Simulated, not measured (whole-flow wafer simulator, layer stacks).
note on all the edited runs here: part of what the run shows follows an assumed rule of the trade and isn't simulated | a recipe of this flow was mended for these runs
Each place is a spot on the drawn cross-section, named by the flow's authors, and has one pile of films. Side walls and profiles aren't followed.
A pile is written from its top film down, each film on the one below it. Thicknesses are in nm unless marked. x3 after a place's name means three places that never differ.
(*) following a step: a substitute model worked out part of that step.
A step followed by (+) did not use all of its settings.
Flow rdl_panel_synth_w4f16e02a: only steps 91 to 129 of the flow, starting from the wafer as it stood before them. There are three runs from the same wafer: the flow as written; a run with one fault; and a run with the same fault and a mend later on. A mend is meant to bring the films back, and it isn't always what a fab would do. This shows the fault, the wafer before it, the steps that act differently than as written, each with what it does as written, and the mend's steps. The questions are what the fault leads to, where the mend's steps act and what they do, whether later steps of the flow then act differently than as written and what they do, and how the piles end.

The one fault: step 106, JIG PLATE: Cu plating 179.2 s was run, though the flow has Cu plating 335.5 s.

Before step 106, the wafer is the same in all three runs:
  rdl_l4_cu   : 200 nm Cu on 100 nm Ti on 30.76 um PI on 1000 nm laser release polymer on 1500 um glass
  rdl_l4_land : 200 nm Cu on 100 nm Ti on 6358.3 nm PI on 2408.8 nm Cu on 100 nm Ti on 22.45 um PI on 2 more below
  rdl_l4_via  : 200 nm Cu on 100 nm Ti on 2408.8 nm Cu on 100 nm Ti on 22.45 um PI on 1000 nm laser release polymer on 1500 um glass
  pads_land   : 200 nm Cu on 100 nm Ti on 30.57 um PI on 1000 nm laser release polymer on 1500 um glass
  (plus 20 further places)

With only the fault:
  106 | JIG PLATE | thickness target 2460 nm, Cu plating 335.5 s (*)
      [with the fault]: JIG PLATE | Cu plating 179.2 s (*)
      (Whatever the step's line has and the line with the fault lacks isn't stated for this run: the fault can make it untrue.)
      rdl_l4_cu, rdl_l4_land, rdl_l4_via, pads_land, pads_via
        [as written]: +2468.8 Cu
        [with the fault]: +1318.7 Cu
  Steps later in the flow that act otherwise than as written (1 more step, not shown, differs only slightly: by at most 2% or 0.5 nm, whichever is larger):
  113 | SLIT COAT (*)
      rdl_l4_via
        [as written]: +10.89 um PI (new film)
        [with the fault]: +9659.6 PI (new film)
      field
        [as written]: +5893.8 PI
        [with the fault]: +5471.9 PI
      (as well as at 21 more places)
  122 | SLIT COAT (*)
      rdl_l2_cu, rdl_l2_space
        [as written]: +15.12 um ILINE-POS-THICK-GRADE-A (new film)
        [with the fault]: +15.13 um ILINE-POS-THICK-GRADE-A (new film)
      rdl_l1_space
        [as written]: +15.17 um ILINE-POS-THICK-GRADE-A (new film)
        [with the fault]: +15.18 um ILINE-POS-THICK-GRADE-A (new film)
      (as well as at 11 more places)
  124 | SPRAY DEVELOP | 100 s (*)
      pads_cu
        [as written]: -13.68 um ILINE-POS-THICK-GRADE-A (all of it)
        [with the fault]: -13.62 um ILINE-POS-THICK-GRADE-A (all of it)
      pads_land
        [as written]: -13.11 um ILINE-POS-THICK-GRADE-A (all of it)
        [with the fault]: -13.21 um ILINE-POS-THICK-GRADE-A (all of it)
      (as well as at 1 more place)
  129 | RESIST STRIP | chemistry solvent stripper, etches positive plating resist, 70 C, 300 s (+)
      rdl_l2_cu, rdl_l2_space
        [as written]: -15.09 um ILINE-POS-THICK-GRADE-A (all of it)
        [with the fault]: -15.1 um ILINE-POS-THICK-GRADE-A (all of it)
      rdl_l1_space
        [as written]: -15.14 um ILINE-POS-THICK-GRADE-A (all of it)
        [with the fault]: -15.15 um ILINE-POS-THICK-GRADE-A (all of it)
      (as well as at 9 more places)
  The piles end different from the flow's at rdl_l2_cu, rdl_l2_land, rdl_l3_cu and 10 more by more than 2% or 0.5 nm, whichever is larger.
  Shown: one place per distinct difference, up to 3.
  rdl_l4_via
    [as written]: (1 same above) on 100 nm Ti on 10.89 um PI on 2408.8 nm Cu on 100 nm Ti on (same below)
    [with the fault]: (1 same above) on 100 nm Ti on 9659.6 nm PI on 1258.7 nm Cu on 100 nm Ti on (same below)
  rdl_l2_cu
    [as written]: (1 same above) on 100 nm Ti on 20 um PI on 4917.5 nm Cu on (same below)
    [with the fault]: (1 same above) on 100 nm Ti on 19.58 um PI on 4917.5 nm Cu on (same below)
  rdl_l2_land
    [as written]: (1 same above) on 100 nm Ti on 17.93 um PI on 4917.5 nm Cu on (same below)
    [with the fault]: (1 same above) on 100 nm Ti on 17.51 um PI on 4917.5 nm Cu on (same below)

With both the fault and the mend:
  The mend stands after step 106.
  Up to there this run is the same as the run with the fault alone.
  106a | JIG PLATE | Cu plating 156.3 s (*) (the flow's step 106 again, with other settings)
      rdl_l4_cu, rdl_l4_land, rdl_l4_via, pads_land, pads_via
        +1150.2 Cu
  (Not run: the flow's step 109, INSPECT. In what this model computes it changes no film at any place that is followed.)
  None of the later steps of the flow acts differently than as written at any place that is followed.
  The piles end the same as the flow's at every place that both follow.
